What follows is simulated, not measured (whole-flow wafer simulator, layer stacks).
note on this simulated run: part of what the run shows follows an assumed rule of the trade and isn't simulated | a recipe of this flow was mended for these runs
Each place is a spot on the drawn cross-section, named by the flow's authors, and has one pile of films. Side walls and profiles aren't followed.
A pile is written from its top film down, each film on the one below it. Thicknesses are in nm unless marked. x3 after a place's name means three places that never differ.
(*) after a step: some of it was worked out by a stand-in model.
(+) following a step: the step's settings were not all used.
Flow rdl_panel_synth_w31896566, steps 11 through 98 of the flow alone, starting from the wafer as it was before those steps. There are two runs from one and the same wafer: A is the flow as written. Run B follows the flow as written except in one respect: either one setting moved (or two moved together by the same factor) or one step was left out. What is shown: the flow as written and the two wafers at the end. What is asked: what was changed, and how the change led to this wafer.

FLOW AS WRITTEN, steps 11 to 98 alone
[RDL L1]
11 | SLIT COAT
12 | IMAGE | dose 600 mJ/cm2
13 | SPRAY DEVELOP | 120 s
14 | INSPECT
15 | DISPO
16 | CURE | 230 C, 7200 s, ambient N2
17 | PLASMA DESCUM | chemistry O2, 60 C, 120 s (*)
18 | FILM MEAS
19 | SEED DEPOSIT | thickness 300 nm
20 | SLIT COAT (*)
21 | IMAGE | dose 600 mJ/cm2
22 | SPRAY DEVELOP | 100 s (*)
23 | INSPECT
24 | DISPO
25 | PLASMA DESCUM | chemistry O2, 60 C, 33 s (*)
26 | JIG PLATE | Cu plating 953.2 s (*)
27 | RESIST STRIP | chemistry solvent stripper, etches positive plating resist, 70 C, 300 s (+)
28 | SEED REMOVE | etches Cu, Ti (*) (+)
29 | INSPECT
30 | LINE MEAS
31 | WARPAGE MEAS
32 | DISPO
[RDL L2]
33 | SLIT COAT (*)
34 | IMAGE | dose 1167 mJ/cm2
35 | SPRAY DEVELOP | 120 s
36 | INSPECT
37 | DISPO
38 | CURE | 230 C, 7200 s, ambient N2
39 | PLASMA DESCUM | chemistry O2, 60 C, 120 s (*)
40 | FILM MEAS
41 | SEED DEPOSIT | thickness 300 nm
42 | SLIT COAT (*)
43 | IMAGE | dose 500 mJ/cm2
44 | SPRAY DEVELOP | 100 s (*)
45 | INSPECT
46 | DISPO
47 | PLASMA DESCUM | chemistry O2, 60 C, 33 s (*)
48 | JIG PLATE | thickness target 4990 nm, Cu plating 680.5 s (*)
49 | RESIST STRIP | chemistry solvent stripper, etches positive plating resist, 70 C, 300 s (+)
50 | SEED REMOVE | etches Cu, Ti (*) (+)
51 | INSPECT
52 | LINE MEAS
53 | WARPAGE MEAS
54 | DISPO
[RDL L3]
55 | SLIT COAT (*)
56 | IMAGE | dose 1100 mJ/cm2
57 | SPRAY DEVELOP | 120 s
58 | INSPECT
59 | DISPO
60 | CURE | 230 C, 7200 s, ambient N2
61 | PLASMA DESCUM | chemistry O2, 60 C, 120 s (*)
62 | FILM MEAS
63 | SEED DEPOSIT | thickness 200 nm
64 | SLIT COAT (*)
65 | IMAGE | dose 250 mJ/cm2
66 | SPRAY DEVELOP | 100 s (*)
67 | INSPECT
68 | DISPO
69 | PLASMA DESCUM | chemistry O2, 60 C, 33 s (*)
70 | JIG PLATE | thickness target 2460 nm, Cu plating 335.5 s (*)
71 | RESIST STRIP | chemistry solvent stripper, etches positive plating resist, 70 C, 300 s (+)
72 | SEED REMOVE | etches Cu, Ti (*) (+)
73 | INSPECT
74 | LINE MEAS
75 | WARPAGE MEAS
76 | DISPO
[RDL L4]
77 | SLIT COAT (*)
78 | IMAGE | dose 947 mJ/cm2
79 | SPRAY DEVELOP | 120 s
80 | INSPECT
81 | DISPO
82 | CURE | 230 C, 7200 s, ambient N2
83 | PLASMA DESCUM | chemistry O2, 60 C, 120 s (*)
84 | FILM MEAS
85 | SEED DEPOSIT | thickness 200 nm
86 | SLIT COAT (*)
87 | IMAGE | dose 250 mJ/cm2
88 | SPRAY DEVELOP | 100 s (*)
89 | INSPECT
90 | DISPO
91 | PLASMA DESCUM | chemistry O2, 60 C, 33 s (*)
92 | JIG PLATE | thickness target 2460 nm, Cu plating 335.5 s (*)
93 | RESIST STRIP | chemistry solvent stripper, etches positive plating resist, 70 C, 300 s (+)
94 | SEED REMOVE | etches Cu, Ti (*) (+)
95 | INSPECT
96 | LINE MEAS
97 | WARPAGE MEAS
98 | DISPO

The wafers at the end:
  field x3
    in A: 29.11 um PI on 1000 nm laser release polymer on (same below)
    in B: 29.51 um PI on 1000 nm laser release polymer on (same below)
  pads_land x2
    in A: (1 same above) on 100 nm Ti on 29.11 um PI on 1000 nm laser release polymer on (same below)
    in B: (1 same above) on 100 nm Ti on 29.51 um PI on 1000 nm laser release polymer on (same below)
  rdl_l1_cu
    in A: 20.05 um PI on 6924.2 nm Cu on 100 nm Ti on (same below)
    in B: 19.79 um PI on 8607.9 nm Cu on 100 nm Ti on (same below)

What caused this: step 26, JIG PLATE: Cu plating 1182 s was run, though the flow has Cu plating 953.2 s.

Step by step, how the change led to this:
  26 | JIG PLATE | Cu plating 953.2 s (*)
      rdl_l1_cu, rdl_l1_via, rdl_l1_rim, rdl_l2_land, rdl_l2_via: A Cu gains 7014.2 | B Cu gains 8697.9
  33 | SLIT COAT (*)
      rdl_l2_cu, rdl_l2_space: A PI gains 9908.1 | B PI gains 10.78 um
      field x3, rdl_l3_cu, rdl_l3_space and 9 more: A PI gains 8062.5 | B PI gains 8459.9
      (as well as at 4 more places)
  42 | SLIT COAT (*)
      rdl_l1_via: A ILINE-POS-THICK-GRADE-A gains 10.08 um (new film) | B ILINE-POS-THICK-GRADE-A gains 9855.8 (new film)
      rdl_l2_cu, rdl_l2_space: A ILINE-POS-THICK-GRADE-A gains 10.13 um (new film) | B ILINE-POS-THICK-GRADE-A gains 10.32 um (new film)
      (as well as at 3 more places)
  44 | SPRAY DEVELOP | 100 s (*)
      rdl_l2_cu: A ILINE-POS-THICK-GRADE-A loses 10.13 um (all of it) | B ILINE-POS-THICK-GRADE-A loses 10.32 um (all of it)
      rdl_l2_land: A ILINE-POS-THICK-GRADE-A loses 7139.5 (all of it) | B ILINE-POS-THICK-GRADE-A loses 6922.9 (all of it)
      (as well as at 1 more place)
  49 | RESIST STRIP | chemistry solvent stripper, etches positive plating resist, 70 C, 300 s (+)
      rdl_l1_via: A ILINE-POS-THICK-GRADE-A loses 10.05 um (all of it) | B ILINE-POS-THICK-GRADE-A loses 9826.1 (all of it)
      rdl_l1_space: A ILINE-POS-THICK-GRADE-A loses 10.49 um (all of it) | B ILINE-POS-THICK-GRADE-A loses 10.7 um (all of it)
      (as well as at 1 more place)
  55 | SLIT COAT (*)
      rdl_l1_space: A PI gains 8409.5 | B PI gains 8587.9
      rdl_l1_via: A PI gains 8010.4 | B PI gains 7821.2
      (as well as at 4 more places)
  64 | SLIT COAT (*)
      rdl_l1_via: A ILINE-POS-THICK-GRADE-A gains 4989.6 (new film) | B ILINE-POS-THICK-GRADE-A gains 4873.4 (new film)
      rdl_l2_land: A ILINE-POS-THICK-GRADE-A gains 4157.2 (new film) | B ILINE-POS-THICK-GRADE-A gains 4063.3 (new film)
      (as well as at 1 more place)
  71 | RESIST STRIP | chemistry solvent stripper, etches positive plating resist, 70 C, 300 s (+)
      rdl_l1_via: A ILINE-POS-THICK-GRADE-A loses 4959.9 (all of it) | B ILINE-POS-THICK-GRADE-A loses 4843.7 (all of it)
      rdl_l2_land: A ILINE-POS-THICK-GRADE-A loses 4127.5 (all of it) | B ILINE-POS-THICK-GRADE-A loses 4033.6 (all of it)
      (as well as at 1 more place)
